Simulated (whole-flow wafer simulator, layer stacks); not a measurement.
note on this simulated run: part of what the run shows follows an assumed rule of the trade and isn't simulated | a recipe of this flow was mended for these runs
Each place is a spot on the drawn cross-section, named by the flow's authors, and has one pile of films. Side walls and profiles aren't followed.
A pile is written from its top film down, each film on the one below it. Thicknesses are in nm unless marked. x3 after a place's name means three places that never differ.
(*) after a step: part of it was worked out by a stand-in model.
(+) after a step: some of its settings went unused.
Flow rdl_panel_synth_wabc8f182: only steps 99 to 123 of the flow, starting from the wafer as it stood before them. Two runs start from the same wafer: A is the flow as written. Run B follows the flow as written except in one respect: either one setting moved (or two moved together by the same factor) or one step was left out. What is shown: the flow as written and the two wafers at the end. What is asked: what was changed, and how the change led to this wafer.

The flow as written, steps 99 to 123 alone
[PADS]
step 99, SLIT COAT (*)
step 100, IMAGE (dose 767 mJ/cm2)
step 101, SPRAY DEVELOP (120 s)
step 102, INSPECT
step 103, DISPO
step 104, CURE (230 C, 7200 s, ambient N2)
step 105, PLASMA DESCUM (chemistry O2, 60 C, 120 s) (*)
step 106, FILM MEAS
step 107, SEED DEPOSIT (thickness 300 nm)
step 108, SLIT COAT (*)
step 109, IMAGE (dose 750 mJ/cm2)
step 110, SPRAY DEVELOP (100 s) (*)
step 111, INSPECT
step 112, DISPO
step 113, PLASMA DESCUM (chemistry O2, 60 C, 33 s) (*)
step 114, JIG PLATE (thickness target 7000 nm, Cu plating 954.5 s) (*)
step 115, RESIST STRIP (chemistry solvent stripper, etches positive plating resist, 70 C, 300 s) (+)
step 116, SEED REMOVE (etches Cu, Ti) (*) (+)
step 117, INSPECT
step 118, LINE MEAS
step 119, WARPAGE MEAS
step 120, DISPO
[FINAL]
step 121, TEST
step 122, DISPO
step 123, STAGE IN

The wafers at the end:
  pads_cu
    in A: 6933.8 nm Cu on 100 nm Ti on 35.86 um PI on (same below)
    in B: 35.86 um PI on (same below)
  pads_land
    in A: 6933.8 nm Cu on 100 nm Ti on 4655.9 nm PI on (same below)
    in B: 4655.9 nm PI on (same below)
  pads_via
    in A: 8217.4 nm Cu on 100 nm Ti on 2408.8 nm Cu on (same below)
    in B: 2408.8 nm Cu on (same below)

What caused this: step 110, SPRAY DEVELOP: 100 s (*), was not run.

How this came from the change, step by step:
  step 113, PLASMA DESCUM (chemistry O2, 60 C, 33 s) (*)
      pads_cu, pads_land, pads_via: A nothing | B ILINE-POS-THICK-GRADE-A loses 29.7
  step 114, JIG PLATE (thickness target 7000 nm, Cu plating 954.5 s) (*)
      pads_cu, pads_land: A Cu gains 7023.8 | B nothing
      pads_via: A Cu gains 8307.4 | B nothing
  step 115, RESIST STRIP (chemistry solvent stripper, etches positive plating resist, 70 C, 300 s) (+)
      pads_cu: A nothing | B ILINE-POS-THICK-GRADE-A loses 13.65 um (all of it)
      pads_land: A nothing | B ILINE-POS-THICK-GRADE-A loses 13.08 um (all of it)
      (also at 1 further place)
  step 116, SEED REMOVE (etches Cu, Ti) (*) (+)
      pads_cu, pads_land, pads_via: A Cu loses 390 | B Cu loses 300 (all of it), Ti loses 100 (all of it)
Taking metal films that touch as one body, pads_cu has 0 bodies; the flow as written gives 1 body.
Taking metal films that touch as one body, pads_land has 1 body; the flow as written gives 2 bodies (between them, from the top down: PI 4655.9).
